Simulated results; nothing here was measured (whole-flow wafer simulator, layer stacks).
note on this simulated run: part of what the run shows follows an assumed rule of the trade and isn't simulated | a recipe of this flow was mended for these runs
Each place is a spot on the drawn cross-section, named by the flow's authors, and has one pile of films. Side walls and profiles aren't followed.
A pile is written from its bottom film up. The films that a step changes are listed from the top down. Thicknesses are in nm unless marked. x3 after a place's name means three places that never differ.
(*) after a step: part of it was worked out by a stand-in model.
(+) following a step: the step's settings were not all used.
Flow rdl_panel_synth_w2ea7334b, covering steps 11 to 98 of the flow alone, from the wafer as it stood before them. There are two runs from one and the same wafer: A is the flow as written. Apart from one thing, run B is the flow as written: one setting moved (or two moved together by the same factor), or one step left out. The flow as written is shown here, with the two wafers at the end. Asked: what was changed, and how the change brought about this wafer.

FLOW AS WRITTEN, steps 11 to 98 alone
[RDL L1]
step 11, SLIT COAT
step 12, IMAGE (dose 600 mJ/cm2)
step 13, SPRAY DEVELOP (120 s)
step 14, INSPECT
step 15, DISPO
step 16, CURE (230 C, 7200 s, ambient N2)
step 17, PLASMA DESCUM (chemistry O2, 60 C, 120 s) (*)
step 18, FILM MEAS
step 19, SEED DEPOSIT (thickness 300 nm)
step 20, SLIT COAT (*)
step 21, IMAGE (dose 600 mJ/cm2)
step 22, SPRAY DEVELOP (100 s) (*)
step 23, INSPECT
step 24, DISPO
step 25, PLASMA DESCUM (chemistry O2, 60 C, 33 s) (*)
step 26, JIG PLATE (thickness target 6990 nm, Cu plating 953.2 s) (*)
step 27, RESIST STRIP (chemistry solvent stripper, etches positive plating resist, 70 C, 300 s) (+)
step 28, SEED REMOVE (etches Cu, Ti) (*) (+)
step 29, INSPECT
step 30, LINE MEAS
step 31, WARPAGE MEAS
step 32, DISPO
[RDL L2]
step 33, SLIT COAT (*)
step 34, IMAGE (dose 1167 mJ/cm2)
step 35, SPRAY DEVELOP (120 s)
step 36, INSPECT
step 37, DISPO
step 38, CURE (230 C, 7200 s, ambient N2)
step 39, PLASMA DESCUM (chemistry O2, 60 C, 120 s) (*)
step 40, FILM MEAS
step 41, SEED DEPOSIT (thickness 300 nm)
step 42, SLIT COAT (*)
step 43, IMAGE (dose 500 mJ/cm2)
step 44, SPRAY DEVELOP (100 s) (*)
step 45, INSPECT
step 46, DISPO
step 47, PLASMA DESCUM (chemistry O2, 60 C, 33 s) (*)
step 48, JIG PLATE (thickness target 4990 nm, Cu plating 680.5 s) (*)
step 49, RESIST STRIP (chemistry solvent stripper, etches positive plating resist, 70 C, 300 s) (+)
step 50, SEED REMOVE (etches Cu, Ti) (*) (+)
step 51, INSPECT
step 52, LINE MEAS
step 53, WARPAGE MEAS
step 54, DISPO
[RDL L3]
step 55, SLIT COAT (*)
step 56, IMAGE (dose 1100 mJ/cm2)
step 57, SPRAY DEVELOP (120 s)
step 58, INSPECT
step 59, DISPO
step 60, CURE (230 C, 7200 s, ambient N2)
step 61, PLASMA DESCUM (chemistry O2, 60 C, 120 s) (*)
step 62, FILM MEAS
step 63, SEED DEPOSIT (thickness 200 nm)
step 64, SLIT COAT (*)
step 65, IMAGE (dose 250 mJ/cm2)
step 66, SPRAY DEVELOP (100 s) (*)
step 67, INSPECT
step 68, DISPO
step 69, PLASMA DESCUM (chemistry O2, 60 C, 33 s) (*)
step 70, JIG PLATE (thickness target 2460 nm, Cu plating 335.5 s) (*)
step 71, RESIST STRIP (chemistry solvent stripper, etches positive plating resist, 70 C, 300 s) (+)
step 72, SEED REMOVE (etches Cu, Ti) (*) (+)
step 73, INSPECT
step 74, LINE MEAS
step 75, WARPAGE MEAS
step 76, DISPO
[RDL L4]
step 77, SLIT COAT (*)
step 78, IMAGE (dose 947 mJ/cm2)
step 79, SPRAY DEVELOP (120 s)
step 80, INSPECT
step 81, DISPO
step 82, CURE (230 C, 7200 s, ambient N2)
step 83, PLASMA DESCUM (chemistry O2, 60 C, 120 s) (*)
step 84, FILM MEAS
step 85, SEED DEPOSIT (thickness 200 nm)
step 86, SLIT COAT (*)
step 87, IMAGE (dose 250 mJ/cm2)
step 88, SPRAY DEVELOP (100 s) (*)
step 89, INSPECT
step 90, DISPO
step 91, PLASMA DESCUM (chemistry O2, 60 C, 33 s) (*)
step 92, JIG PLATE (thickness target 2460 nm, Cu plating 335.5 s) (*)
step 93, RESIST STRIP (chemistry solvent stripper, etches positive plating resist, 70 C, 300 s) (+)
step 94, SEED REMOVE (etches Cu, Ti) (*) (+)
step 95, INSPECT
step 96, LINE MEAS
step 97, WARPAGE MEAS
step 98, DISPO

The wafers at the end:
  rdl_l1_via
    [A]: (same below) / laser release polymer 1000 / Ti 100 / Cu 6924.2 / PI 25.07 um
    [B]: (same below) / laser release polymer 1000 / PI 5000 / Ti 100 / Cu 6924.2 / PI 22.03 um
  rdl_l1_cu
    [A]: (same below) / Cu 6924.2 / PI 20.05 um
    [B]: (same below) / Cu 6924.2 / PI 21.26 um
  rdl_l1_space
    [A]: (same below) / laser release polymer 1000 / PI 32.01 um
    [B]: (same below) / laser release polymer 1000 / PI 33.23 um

Cause: step 13, SPRAY DEVELOP: 120 s, was skipped.

How this came from the change, step by step:
  step 20, SLIT COAT (*)
      rdl_l1_cu: A +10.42 um ILINE-POS-THICK-GRADE-A (new film) | B +12 um ILINE-POS-THICK-GRADE-A (new film)
      rdl_l1_space: A +10.94 um ILINE-POS-THICK-GRADE-A (new film) | B +12 um ILINE-POS-THICK-GRADE-A (new film)
      (and at 1 other place as well)
  step 22, SPRAY DEVELOP (100 s) (*)
      rdl_l1_cu: A -10.42 um ILINE-POS-THICK-GRADE-A (all of it) | B -12 um ILINE-POS-THICK-GRADE-A (all of it)
      rdl_l1_via: A -13.83 um ILINE-POS-THICK-GRADE-A (all of it) | B -12 um ILINE-POS-THICK-GRADE-A (all of it)
  step 27, RESIST STRIP (chemistry solvent stripper, etches positive plating resist, 70 C, 300 s) (+)
      rdl_l1_space: A -10.91 um ILINE-POS-THICK-GRADE-A (all of it) | B -11.97 um ILINE-POS-THICK-GRADE-A (all of it)
  step 33, SLIT COAT (*)
      rdl_l1_cu: A +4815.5 PI (new film) | B +5406.8 PI (new film)
      rdl_l1_space: A +10.38 um PI | B +10.99 um PI
      (and at 1 other place as well)
  step 42, SLIT COAT (*)
      rdl_l1_via: A +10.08 um ILINE-POS-THICK-GRADE-A (new film) | B +9151.1 ILINE-POS-THICK-GRADE-A (new film)
      rdl_l1_cu: A +9269.6 ILINE-POS-THICK-GRADE-A (new film) | B +9750.6 ILINE-POS-THICK-GRADE-A (new film)
      (and at 1 other place as well)
  step 49, RESIST STRIP (chemistry solvent stripper, etches positive plating resist, 70 C, 300 s) (+)
      rdl_l1_via: A -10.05 um ILINE-POS-THICK-GRADE-A (all of it) | B -9121.4 ILINE-POS-THICK-GRADE-A (all of it)
      rdl_l1_cu: A -9239.9 ILINE-POS-THICK-GRADE-A (all of it) | B -9720.9 ILINE-POS-THICK-GRADE-A (all of it)
      (and at 1 other place as well)
  step 55, SLIT COAT (*)
      rdl_l1_cu: A +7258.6 PI | B +7654.9 PI
      rdl_l1_space: A +8409.5 PI | B +8803.7 PI
      (and at 1 other place as well)
  step 64, SLIT COAT (*)
      rdl_l1_cu: A +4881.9 ILINE-POS-THICK-GRADE-A (new film) | B +5125.2 ILINE-POS-THICK-GRADE-A (new film)
      rdl_l1_space: A +5109.9 ILINE-POS-THICK-GRADE-A (new film) | B +5345.3 ILINE-POS-THICK-GRADE-A (new film)
      (and at 1 other place as well)
  step 71, RESIST STRIP (chemistry solvent stripper, etches positive plating resist, 70 C, 300 s) (+)
      rdl_l1_cu: A -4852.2 ILINE-POS-THICK-GRADE-A (all of it) | B -5095.5 ILINE-POS-THICK-GRADE-A (all of it)
      rdl_l1_space: A -5080.2 ILINE-POS-THICK-GRADE-A (all of it) | B -5315.6 ILINE-POS-THICK-GRADE-A (all of it)
      (and at 1 other place as well)
  step 77, SLIT COAT (*)
      rdl_l1_cu: A +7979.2 PI | B +8197.8 PI
      rdl_l1_space: A +8225.4 PI | B +8435.5 PI
      (and at 1 other place as well)
  step 86, SLIT COAT (*)
      rdl_l1_cu: A +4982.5 ILINE-POS-THICK-GRADE-A (new film) | B +5114.4 ILINE-POS-THICK-GRADE-A (new film)
      rdl_l1_space: A +5029.9 ILINE-POS-THICK-GRADE-A (new film) | B +5155.1 ILINE-POS-THICK-GRADE-A (new film)
      (and at 1 other place as well)
  step 93, RESIST STRIP (chemistry solvent stripper, etches positive plating resist, 70 C, 300 s) (+)
      rdl_l1_cu: A -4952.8 ILINE-POS-THICK-GRADE-A (all of it) | B -5084.7 ILINE-POS-THICK-GRADE-A (all of it)
      rdl_l1_space: A -5000.2 ILINE-POS-THICK-GRADE-A (all of it) | B -5125.4 ILINE-POS-THICK-GRADE-A (all of it)
      (and at 1 other place as well)
